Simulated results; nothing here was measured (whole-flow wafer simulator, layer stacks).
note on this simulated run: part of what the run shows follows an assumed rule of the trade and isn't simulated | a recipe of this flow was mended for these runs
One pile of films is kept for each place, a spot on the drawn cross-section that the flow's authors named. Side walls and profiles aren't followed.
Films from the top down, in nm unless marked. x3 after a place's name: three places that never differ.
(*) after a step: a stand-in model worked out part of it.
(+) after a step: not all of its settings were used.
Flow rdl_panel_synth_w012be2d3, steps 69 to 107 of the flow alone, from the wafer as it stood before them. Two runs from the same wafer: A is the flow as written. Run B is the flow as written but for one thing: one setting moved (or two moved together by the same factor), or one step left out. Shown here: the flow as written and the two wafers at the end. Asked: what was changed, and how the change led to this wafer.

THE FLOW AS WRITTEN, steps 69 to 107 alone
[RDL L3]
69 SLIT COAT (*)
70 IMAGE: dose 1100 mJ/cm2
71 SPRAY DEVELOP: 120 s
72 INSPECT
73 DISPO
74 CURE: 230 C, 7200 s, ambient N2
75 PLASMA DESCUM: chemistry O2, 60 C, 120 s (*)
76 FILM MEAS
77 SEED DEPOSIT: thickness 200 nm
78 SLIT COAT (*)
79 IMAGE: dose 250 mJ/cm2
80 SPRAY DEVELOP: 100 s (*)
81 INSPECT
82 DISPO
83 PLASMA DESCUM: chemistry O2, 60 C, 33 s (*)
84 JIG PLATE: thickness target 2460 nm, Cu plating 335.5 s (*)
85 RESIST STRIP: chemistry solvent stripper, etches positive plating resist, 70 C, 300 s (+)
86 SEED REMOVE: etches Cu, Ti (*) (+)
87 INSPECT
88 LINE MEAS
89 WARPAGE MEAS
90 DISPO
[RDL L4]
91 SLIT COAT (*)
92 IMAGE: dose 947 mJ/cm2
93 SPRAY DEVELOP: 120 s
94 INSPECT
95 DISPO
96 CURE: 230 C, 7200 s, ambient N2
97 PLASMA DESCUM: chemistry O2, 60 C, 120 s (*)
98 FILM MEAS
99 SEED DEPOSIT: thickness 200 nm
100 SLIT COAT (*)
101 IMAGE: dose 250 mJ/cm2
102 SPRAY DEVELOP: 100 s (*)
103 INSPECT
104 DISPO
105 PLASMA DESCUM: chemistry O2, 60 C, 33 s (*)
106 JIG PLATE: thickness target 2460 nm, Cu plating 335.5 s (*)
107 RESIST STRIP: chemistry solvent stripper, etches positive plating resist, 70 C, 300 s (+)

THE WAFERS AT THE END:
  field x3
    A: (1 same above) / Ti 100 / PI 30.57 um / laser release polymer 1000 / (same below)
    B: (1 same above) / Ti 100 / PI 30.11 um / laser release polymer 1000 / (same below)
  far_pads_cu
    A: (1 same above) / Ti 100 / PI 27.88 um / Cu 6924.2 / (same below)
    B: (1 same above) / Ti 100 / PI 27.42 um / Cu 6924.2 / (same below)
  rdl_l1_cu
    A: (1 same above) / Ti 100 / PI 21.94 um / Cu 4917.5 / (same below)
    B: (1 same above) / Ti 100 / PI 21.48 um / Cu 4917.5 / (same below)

The cause: step 84, JIG PLATE: Cu plating 244.2 s was run, where the flow has Cu plating 335.5 s.

How the change led to this, step by step:
  84 JIG PLATE: thickness target 2460 nm, Cu plating 335.5 s (*)
      rdl_l3_cu, rdl_l3_land, rdl_l3_via, rdl_l4_land, rdl_l4_via: A Cu +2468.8 | B Cu +1797
  91 SLIT COAT (*)
      field x3, pads_land x2: A PI +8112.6 | B PI +7656.3
      far_pads_cu: A PI +7829.7 | B PI +7378.1
      (and at 15 more places)
  100 SLIT COAT (*)
      rdl_l3_land: A ILINE-POS-THICK-GRADE-A +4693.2 (new film) | B ILINE-POS-THICK-GRADE-A +4899.6 (new film)
      rdl_l3_via: A ILINE-POS-THICK-GRADE-A +4627.8 (new film) | B ILINE-POS-THICK-GRADE-A +4901.8 (new film)
  107 RESIST STRIP: chemistry solvent stripper, etches positive plating resist, 70 C, 300 s (+)
      rdl_l3_land: A ILINE-POS-THICK-GRADE-A -4663.5 (all of it) | B ILINE-POS-THICK-GRADE-A -4869.9 (all of it)
      rdl_l3_via: A ILINE-POS-THICK-GRADE-A -4598.1 (all of it) | B ILINE-POS-THICK-GRADE-A -4872.1 (all of it)
